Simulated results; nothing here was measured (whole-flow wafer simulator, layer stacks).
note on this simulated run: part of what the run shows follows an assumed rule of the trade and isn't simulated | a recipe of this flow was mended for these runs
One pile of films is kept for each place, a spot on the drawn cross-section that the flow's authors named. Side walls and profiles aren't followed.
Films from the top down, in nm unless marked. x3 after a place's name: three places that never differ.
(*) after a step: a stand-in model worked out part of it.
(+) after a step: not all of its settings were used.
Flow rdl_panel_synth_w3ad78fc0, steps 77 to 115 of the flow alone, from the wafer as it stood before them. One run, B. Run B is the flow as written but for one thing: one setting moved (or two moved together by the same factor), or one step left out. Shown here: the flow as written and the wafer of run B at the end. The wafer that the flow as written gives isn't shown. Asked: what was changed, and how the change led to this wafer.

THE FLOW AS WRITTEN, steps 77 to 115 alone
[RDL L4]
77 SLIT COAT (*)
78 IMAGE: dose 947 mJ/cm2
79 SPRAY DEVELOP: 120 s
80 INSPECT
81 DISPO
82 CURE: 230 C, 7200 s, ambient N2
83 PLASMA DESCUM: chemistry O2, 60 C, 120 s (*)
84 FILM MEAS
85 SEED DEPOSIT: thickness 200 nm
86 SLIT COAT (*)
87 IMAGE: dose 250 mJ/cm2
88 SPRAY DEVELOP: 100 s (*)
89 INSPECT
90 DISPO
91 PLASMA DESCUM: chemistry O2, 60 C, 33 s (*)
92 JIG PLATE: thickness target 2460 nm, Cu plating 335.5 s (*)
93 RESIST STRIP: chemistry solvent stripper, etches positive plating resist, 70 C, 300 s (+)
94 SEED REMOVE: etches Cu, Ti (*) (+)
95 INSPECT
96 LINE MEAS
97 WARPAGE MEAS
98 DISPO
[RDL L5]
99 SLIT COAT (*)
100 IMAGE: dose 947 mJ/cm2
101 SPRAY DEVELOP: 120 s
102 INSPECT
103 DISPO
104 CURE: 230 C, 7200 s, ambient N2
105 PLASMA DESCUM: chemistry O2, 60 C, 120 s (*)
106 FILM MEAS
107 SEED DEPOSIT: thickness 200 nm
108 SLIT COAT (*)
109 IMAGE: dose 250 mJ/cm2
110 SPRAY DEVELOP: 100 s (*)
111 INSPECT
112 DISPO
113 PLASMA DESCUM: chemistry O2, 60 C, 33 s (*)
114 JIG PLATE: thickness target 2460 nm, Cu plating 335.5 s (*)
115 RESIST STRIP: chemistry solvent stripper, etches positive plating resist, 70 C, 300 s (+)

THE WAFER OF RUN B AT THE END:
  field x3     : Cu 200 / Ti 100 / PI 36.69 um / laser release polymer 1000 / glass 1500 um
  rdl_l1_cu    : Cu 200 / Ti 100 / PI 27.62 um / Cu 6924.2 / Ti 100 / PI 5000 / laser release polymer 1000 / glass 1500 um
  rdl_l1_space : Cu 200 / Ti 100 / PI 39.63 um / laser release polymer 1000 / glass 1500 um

The cause: step 92, JIG PLATE: Cu plating 229.1 s was run, where the flow has Cu plating 335.5 s.

How the change led to this, step by step:
  92 JIG PLATE: thickness target 2460 nm, Cu plating 335.5 s (*)
      rdl_l4_cu, rdl_l4_land, rdl_l4_via, rdl_l5_land, rdl_l5_via: Cu +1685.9 (as written it would be: Cu +2468.8)
  99 SLIT COAT (*)
      field x3, pads_land x2: PI +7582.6 (as written it would be: PI +8112.6)
      rdl_l1_cu: PI +7561.8 (as written it would be: PI +8091.4)
      (and at 17 more places)
  108 SLIT COAT (*)
      rdl_l4_land: ILINE-POS-THICK-GRADE-A +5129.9 (new film) (as written it would be: ILINE-POS-THICK-GRADE-A +4913.1 (new film))
      rdl_l4_via: ILINE-POS-THICK-GRADE-A +5138.5 (new film) (as written it would be: ILINE-POS-THICK-GRADE-A +4830.6 (new film))
      (and at 1 more place)
  110 SPRAY DEVELOP: 100 s (*)
      rdl_l5_land: ILINE-POS-THICK-GRADE-A -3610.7 (all of it) (as written it would be: ILINE-POS-THICK-GRADE-A -3532.2 (all of it))
  115 RESIST STRIP: chemistry solvent stripper, etches positive plating resist, 70 C, 300 s (+)
      rdl_l4_land: ILINE-POS-THICK-GRADE-A -5100.2 (all of it) (as written it would be: ILINE-POS-THICK-GRADE-A -4883.4 (all of it))
      rdl_l4_via: ILINE-POS-THICK-GRADE-A -5108.8 (all of it) (as written it would be: ILINE-POS-THICK-GRADE-A -4800.9 (all of it))
